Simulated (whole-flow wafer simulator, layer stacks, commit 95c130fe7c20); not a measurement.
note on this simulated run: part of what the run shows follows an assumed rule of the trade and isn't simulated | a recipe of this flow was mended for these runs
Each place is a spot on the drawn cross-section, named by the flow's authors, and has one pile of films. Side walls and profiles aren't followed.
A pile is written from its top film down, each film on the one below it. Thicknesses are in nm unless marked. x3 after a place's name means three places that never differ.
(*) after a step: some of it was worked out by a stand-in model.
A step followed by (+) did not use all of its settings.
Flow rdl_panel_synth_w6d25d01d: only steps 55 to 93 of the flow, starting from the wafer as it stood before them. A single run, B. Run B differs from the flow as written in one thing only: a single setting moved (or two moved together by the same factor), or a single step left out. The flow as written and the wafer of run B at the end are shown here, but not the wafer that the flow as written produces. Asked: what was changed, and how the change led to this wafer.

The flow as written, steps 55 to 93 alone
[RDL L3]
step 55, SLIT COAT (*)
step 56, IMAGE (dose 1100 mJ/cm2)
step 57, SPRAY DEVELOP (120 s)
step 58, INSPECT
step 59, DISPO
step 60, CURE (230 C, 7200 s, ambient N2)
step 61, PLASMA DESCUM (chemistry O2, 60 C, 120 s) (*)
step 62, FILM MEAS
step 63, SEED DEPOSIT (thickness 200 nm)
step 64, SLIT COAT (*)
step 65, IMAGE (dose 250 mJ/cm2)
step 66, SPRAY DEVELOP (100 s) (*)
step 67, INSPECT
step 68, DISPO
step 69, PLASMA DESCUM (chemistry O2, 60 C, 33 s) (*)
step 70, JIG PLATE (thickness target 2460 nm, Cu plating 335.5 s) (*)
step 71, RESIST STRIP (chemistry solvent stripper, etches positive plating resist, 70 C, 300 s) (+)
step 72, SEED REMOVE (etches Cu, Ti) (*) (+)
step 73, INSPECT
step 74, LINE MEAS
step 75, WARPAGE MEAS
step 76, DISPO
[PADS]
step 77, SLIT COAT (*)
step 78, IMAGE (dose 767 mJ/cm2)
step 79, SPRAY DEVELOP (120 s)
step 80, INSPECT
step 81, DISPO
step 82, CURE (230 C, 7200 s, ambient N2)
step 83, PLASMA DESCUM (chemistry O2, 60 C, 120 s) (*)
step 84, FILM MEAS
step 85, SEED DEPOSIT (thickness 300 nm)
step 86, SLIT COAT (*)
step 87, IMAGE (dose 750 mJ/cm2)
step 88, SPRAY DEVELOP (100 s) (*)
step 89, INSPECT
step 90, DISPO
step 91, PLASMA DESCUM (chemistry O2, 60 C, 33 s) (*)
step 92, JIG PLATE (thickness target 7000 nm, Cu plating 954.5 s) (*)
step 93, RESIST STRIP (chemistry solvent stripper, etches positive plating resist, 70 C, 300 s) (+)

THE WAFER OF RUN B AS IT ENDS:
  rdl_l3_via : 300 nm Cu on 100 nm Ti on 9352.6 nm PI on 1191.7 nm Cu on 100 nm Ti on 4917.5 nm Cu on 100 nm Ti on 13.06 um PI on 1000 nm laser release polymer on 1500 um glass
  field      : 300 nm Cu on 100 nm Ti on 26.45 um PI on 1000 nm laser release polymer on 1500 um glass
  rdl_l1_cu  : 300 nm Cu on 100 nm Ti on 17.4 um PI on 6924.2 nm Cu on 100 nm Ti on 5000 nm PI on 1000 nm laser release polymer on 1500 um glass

The reason: step 70, JIG PLATE: Cu plating 170.1 s was run, while the flow as written has Cu plating 335.5 s.

How this came from the change, step by step:
  step 70, JIG PLATE (thickness target 2460 nm, Cu plating 335.5 s) (*)
      rdl_l3_cu, rdl_l3_land, rdl_l3_via, pads_land, pads_via: Cu gains 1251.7 (in the flow as written it would be: Cu gains 2468.8)
  step 77, SLIT COAT (*)
      rdl_l3_via: PI gains 9352.6 (new film) (in the flow as written it would be: PI gains 10.46 um (new film))
      field: PI gains 5448 (in the flow as written it would be: PI gains 5893.8)
      (also at 14 further places)
  step 86, SLIT COAT (*)
      rdl_l2_cu: ILINE-POS-THICK-GRADE-A gains 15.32 um (new film) (in the flow as written it would be: ILINE-POS-THICK-GRADE-A gains 15.31 um (new film))
      rdl_l2_space: ILINE-POS-THICK-GRADE-A gains 15.34 um (new film) (in the flow as written it would be: ILINE-POS-THICK-GRADE-A gains 15.33 um (new film))
      (also at 10 further places)
  step 88, SPRAY DEVELOP (100 s) (*)
      pads_cu: ILINE-POS-THICK-GRADE-A loses 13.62 um (all of it) (in the flow as written it would be: ILINE-POS-THICK-GRADE-A loses 13.68 um (all of it))
      pads_land: ILINE-POS-THICK-GRADE-A loses 13.22 um (all of it) (in the flow as written it would be: ILINE-POS-THICK-GRADE-A loses 13.11 um (all of it))
      (also at 1 further place)
  step 92, JIG PLATE (thickness target 7000 nm, Cu plating 954.5 s) (*)
      pads_via: Au/Ni/Cu gains 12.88 um (new film) (in the flow as written it would be: Au/Ni/Cu gains 12.72 um (new film))
  step 93, RESIST STRIP (chemistry solvent stripper, etches positive plating resist, 70 C, 300 s) (+)
      rdl_l2_cu: ILINE-POS-THICK-GRADE-A loses 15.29 um (all of it) (in the flow as written it would be: ILINE-POS-THICK-GRADE-A loses 15.28 um (all of it))
      rdl_l2_space: ILINE-POS-THICK-GRADE-A loses 15.31 um (all of it) (in the flow as written it would be: ILINE-POS-THICK-GRADE-A loses 15.3 um (all of it))
      (also at 7 further places)
